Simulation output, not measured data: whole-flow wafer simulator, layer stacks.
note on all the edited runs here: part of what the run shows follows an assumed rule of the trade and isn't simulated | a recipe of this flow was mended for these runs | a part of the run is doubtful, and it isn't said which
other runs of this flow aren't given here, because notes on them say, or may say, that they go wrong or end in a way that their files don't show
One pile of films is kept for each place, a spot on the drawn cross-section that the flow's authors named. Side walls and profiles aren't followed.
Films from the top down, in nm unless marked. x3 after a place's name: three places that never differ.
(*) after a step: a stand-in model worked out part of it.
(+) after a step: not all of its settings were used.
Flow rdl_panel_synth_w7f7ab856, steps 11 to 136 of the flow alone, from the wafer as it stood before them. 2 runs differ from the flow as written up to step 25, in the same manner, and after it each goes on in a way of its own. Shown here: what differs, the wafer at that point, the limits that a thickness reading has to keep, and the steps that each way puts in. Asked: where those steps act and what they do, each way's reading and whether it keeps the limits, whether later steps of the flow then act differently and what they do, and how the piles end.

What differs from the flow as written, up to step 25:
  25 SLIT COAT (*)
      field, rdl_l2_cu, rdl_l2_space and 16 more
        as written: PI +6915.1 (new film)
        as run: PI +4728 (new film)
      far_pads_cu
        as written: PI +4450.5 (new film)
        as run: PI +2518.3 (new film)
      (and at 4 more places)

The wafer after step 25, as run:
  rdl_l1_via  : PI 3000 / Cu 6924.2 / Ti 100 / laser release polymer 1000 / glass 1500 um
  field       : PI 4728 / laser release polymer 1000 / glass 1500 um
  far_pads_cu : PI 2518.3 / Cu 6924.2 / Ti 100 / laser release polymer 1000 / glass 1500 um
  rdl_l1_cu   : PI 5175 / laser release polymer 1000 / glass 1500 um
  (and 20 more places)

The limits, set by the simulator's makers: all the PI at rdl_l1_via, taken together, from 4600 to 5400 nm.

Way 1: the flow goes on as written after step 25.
  The reading after step 25: 3000 nm, outside the limits.
  Later steps of the flow that act differently than as written (1 more step differs only slightly, by at most 2% or 0.5 nm, whichever is larger, and isn't shown):
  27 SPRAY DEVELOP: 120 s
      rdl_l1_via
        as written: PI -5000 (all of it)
        this way: PI -3000 (all of it)
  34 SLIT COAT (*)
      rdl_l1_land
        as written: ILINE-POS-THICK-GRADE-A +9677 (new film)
        this way: ILINE-POS-THICK-GRADE-A +10.03 um (new film)
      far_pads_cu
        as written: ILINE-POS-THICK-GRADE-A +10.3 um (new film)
        this way: ILINE-POS-THICK-GRADE-A +10.37 um (new film)
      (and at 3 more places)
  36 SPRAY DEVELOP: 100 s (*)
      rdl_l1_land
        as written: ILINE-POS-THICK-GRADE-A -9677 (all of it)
        this way: ILINE-POS-THICK-GRADE-A -10.03 um (all of it)
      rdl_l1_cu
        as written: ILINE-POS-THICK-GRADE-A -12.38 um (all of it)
        this way: ILINE-POS-THICK-GRADE-A -12.5 um (all of it)
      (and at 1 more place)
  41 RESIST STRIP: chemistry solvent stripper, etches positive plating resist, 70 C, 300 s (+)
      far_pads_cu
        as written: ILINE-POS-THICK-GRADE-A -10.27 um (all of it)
        this way: ILINE-POS-THICK-GRADE-A -10.34 um (all of it)
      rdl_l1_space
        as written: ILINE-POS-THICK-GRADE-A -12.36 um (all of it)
        this way: ILINE-POS-THICK-GRADE-A -12.46 um (all of it)
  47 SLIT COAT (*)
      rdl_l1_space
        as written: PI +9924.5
        this way: PI +10.08 um
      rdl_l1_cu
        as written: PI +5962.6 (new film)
        this way: PI +6110.1 (new film)
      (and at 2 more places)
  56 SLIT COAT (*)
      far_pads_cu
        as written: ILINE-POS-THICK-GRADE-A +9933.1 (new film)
        this way: ILINE-POS-THICK-GRADE-A +10.01 um (new film)
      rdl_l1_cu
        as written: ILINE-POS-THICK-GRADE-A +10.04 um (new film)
        this way: ILINE-POS-THICK-GRADE-A +10.17 um (new film)
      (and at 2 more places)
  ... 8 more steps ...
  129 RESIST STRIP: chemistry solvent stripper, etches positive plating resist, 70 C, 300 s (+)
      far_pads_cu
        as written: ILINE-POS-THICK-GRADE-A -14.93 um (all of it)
        this way: ILINE-POS-THICK-GRADE-A -14.94 um (all of it)
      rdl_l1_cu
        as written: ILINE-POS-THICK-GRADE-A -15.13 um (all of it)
        this way: ILINE-POS-THICK-GRADE-A -15.17 um (all of it)
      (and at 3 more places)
  At the end the piles differ from the flow's by more than 2% or 0.5 nm, whichever is larger, at field, far_pads_cu, rdl_l1_cu and 21 more.
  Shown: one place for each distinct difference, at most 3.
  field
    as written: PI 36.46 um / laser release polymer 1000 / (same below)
    this way: PI 34.27 um / laser release polymer 1000 / (same below)
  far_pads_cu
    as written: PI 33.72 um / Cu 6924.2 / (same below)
    this way: PI 31.91 um / Cu 6924.2 / (same below)
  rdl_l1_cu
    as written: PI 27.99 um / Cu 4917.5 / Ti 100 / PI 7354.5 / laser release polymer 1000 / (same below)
    this way: PI 28.31 um / Cu 4917.5 / Ti 100 / PI 5175 / laser release polymer 1000 / (same below)

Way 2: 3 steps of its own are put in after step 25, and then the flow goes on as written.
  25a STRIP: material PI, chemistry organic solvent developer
      field, rdl_l2_cu, rdl_l2_space and 16 more
        PI -4728 (all of it)
      far_pads_cu
        PI -2518.3 (all of it)
      rdl_l1_cu
        PI -5175 (all of it)
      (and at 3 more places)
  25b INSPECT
      changes no film at any place that is followed
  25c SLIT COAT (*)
      field, rdl_l2_cu, rdl_l2_space and 16 more
        PI +6915.1 (new film)
      far_pads_cu
        PI +4450.5 (new film)
      rdl_l1_cu
        PI +7354.5 (new film)
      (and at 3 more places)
  The reading after step 25c: 5000 nm, within the limits.
  No later step of the flow acts differently than as written at any place that is followed.
  At the end the piles are the same as the flow's at every place that both follow.

Within the limits: way 2. Outside them: way 1.
